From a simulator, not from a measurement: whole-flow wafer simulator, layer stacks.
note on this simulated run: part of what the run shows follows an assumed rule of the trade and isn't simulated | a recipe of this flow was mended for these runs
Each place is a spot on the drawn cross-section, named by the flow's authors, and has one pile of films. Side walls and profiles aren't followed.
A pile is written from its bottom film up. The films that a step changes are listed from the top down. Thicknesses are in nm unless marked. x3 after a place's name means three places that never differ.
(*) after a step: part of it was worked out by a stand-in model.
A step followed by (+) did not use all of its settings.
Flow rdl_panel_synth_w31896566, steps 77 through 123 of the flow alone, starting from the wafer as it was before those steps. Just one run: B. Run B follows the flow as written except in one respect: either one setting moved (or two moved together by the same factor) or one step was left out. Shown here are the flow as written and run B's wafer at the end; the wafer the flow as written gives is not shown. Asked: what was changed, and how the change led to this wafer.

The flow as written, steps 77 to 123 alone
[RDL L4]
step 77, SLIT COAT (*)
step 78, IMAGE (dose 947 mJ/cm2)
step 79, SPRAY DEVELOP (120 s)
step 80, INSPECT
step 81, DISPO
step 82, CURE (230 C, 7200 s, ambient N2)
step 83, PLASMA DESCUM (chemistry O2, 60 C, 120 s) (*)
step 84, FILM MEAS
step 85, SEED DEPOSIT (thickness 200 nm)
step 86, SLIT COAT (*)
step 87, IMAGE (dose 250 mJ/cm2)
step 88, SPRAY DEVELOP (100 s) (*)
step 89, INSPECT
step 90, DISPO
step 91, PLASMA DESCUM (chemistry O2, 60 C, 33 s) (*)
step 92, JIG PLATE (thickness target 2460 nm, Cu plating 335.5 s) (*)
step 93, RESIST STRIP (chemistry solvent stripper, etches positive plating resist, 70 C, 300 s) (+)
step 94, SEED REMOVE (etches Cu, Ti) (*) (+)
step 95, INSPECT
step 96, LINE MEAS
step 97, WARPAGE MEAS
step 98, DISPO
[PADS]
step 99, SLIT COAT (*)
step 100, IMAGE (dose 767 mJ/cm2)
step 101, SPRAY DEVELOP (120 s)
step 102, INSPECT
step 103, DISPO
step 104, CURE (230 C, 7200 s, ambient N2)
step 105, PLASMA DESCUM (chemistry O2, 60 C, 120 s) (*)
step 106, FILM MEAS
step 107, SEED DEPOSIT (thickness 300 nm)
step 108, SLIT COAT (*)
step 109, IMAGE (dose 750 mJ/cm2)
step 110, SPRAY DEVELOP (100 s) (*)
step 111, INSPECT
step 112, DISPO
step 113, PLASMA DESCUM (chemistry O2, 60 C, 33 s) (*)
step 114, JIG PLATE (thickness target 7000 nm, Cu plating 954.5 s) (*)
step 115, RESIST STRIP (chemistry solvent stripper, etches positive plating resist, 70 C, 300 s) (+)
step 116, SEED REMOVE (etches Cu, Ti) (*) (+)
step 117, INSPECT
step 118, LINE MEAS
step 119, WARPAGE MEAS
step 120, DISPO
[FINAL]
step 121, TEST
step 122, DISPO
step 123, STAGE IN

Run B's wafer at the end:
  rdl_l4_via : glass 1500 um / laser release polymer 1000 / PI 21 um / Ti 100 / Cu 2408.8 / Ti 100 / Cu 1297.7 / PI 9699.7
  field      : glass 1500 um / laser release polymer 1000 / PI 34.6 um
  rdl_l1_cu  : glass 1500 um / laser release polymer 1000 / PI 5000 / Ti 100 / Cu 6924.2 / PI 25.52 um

What caused this: step 92, JIG PLATE: Cu plating 184.5 s was run, though the flow has Cu plating 335.5 s.

The path from the change to this, step by step:
  step 92, JIG PLATE (thickness target 2460 nm, Cu plating 335.5 s) (*)
      rdl_l4_cu, rdl_l4_land, rdl_l4_via, pads_land, pads_via: +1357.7 Cu (in the flow as written it would be: +2468.8 Cu)
  step 99, SLIT COAT (*)
      rdl_l4_via: +9699.7 PI (new film) (in the flow as written it would be: +10.89 um PI (new film))
      field: +5485.9 PI (in the flow as written it would be: +5893.8 PI)
      (as well as at 19 more places)
  step 108, SLIT COAT (*)
      rdl_l3_land: +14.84 um ILINE-POS-THICK-GRADE-A (new film) (in the flow as written it would be: +14.85 um ILINE-POS-THICK-GRADE-A (new film))
      rdl_l4_cu: +14.73 um ILINE-POS-THICK-GRADE-A (new film) (in the flow as written it would be: +15.12 um ILINE-POS-THICK-GRADE-A (new film))
      (as well as at 7 more places)
  step 110, SPRAY DEVELOP (100 s) (*)
      pads_cu: -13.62 um ILINE-POS-THICK-GRADE-A (all of it) (in the flow as written it would be: -13.68 um ILINE-POS-THICK-GRADE-A (all of it))
      pads_land: -13.21 um ILINE-POS-THICK-GRADE-A (all of it) (in the flow as written it would be: -13.11 um ILINE-POS-THICK-GRADE-A (all of it))
      (as well as at 1 more place)
  step 114, JIG PLATE (thickness target 7000 nm, Cu plating 954.5 s) (*)
      pads_via: +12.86 um Au/Ni/Cu (new film) (in the flow as written it would be: +12.72 um Au/Ni/Cu (new film))
  step 115, RESIST STRIP (chemistry solvent stripper, etches positive plating resist, 70 C, 300 s) (+)
      rdl_l3_space: -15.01 um ILINE-POS-THICK-GRADE-A (all of it) (in the flow as written it would be: -15 um ILINE-POS-THICK-GRADE-A (all of it))
      rdl_l4_cu: -14.7 um ILINE-POS-THICK-GRADE-A (all of it) (in the flow as written it would be: -15.09 um ILINE-POS-THICK-GRADE-A (all of it))
      (as well as at 4 more places)
